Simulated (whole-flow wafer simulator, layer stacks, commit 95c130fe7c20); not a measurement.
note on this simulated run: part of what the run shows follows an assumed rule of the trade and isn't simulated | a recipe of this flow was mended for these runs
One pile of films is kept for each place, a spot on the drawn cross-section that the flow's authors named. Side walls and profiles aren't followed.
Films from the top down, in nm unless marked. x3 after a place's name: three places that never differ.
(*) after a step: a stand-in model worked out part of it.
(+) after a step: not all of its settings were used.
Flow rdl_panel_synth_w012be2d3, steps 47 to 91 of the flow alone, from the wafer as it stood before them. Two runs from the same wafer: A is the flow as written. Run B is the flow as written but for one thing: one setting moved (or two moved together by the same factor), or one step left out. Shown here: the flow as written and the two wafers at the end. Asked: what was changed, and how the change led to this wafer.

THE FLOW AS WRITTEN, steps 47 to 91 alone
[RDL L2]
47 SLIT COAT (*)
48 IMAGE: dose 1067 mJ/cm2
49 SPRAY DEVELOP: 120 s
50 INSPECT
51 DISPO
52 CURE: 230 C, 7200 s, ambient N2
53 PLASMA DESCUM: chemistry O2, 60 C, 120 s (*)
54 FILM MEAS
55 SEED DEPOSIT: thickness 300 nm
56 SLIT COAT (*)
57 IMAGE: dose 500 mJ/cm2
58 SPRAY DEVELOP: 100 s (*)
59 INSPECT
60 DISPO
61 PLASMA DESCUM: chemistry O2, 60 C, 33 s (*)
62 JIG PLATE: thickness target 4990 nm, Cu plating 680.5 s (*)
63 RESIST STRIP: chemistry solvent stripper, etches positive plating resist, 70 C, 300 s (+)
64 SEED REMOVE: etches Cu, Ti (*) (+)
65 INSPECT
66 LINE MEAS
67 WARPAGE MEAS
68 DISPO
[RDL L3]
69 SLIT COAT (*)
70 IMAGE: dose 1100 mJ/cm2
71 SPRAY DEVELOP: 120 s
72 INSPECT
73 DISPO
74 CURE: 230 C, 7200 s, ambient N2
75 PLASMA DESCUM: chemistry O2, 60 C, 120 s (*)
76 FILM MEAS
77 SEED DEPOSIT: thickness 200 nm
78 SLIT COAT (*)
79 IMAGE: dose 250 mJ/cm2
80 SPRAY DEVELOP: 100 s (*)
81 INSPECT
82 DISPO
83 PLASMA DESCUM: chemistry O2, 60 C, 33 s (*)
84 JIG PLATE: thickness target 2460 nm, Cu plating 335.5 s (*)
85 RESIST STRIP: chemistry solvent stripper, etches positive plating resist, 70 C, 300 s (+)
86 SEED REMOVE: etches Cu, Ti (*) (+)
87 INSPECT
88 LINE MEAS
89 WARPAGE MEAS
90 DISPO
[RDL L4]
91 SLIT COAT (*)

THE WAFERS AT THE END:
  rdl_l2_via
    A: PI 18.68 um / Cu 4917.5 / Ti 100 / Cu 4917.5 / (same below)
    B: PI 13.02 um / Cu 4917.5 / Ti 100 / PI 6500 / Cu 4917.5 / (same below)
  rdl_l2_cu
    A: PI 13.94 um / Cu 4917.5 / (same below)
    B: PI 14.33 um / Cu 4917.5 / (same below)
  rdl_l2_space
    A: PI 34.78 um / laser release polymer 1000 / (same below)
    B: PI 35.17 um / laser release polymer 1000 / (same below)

The cause: step 49, SPRAY DEVELOP: 120 s, was left out.

How the change led to this, step by step:
  56 SLIT COAT (*)
      rdl_l2_cu, rdl_l2_space: A ILINE-POS-THICK-GRADE-A +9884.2 (new film) | B ILINE-POS-THICK-GRADE-A +10.69 um (new film)
      rdl_l2_via: A ILINE-POS-THICK-GRADE-A +12.83 um (new film) | B ILINE-POS-THICK-GRADE-A +9183.2 (new film)
      (and at 2 more places)
  58 SPRAY DEVELOP: 100 s (*)
      rdl_l2_cu: A ILINE-POS-THICK-GRADE-A -9884.2 (all of it) | B ILINE-POS-THICK-GRADE-A -10.69 um (all of it)
      rdl_l2_via: A ILINE-POS-THICK-GRADE-A -12.83 um (all of it) | B ILINE-POS-THICK-GRADE-A -9183.2 (all of it)
      (and at 1 more place)
  63 RESIST STRIP: chemistry solvent stripper, etches positive plating resist, 70 C, 300 s (+)
      rdl_l2_space: A ILINE-POS-THICK-GRADE-A -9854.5 (all of it) | B ILINE-POS-THICK-GRADE-A -10.66 um (all of it)
      rdl_l1_rim: A ILINE-POS-THICK-GRADE-A -8353.4 (all of it) | B ILINE-POS-THICK-GRADE-A -9509.2 (all of it)
  69 SLIT COAT (*)
      rdl_l2_via: A PI +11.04 um (new film) | B PI +5936.2 (new film)
      rdl_l2_cu: A PI +5700.3 (new film) | B PI +5944.3 (new film)
      (and at 3 more places)
  78 SLIT COAT (*)
      rdl_l2_cu: A ILINE-POS-THICK-GRADE-A +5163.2 (new film) | B ILINE-POS-THICK-GRADE-A +5313.8 (new film)
      rdl_l2_space: A ILINE-POS-THICK-GRADE-A +5535.4 (new film) | B ILINE-POS-THICK-GRADE-A +5678.3 (new film)
      (and at 3 more places)
  85 RESIST STRIP: chemistry solvent stripper, etches positive plating resist, 70 C, 300 s (+)
      rdl_l2_cu: A ILINE-POS-THICK-GRADE-A -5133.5 (all of it) | B ILINE-POS-THICK-GRADE-A -5284.1 (all of it)
      rdl_l2_space: A ILINE-POS-THICK-GRADE-A -5505.7 (all of it) | B ILINE-POS-THICK-GRADE-A -5648.6 (all of it)
      (and at 3 more places)
  91 SLIT COAT (*)
      rdl_l2_land: A PI +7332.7 | B PI +7581.9
      rdl_l2_via: A PI +7647.3 | B PI +7084.6
Counting metal films that touch as one body, rdl_l2_via has 2 bodies (between them, from the top down: PI 6500); the flow as written gives 1 body.
